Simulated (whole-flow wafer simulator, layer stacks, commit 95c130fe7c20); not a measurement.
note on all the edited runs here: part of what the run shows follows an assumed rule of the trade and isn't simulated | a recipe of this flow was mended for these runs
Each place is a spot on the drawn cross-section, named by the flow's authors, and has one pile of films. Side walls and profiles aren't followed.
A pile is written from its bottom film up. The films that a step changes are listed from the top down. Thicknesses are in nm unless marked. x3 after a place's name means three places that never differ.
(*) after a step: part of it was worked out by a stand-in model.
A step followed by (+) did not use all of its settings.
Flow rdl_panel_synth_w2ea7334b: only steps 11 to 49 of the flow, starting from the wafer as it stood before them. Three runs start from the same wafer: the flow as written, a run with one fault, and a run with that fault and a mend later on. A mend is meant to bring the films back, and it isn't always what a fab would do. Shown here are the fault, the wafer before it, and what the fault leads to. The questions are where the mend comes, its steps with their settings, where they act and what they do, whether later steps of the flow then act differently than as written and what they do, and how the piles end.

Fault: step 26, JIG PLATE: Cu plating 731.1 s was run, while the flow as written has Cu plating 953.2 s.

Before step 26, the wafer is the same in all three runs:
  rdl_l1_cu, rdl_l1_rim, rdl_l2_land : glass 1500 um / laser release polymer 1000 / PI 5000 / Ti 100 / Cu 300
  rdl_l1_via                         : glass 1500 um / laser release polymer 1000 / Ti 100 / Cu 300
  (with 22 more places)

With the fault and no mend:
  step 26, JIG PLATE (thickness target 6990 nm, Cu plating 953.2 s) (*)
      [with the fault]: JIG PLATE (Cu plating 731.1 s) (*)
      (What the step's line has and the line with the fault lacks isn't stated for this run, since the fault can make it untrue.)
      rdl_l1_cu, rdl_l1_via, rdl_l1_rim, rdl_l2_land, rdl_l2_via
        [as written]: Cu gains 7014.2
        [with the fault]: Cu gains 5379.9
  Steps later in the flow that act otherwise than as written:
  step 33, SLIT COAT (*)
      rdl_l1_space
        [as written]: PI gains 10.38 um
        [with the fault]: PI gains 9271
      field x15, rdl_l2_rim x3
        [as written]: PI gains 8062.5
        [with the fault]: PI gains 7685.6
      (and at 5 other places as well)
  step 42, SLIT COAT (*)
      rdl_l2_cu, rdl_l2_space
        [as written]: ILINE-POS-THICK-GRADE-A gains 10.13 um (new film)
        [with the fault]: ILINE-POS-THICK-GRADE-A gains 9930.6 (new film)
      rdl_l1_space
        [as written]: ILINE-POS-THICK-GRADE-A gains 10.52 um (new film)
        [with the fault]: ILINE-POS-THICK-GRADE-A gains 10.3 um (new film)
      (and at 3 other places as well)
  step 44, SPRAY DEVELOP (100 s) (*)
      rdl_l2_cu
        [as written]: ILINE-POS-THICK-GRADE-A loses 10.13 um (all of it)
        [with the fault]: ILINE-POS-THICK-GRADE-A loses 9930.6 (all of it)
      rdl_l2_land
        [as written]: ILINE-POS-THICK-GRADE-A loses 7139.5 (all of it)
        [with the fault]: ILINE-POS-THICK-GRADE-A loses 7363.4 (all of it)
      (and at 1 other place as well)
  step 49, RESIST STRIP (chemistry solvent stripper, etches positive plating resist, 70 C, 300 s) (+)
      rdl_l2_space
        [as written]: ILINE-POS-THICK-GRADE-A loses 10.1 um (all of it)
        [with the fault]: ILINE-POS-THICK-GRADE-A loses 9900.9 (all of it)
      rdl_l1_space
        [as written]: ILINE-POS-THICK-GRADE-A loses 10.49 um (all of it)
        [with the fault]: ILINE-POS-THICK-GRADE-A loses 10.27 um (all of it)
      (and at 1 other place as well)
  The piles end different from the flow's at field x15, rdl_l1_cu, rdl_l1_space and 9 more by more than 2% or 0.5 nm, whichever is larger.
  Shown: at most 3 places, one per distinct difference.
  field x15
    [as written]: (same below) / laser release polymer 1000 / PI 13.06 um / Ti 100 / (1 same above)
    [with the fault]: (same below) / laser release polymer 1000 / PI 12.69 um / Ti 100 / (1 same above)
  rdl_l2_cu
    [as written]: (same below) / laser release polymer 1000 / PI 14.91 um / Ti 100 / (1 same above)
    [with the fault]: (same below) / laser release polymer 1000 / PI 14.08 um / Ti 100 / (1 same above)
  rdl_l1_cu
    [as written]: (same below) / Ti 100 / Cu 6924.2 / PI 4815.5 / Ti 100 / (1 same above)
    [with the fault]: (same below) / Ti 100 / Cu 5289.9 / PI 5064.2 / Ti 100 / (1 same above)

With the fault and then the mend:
  After step 26 comes the mend.
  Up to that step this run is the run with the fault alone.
  step 26a, JIG PLATE (Cu plating 222.1 s) (*) (the flow's step 26 again, with other settings)
      rdl_l1_cu, rdl_l1_via, rdl_l1_rim, rdl_l2_land, rdl_l2_via
        Cu gains 1634.4
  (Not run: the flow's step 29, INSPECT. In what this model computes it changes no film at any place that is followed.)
  Later steps of the flow that are run all act as written at every place that is followed.
  The piles end the same as the flow's at every place that both follow.
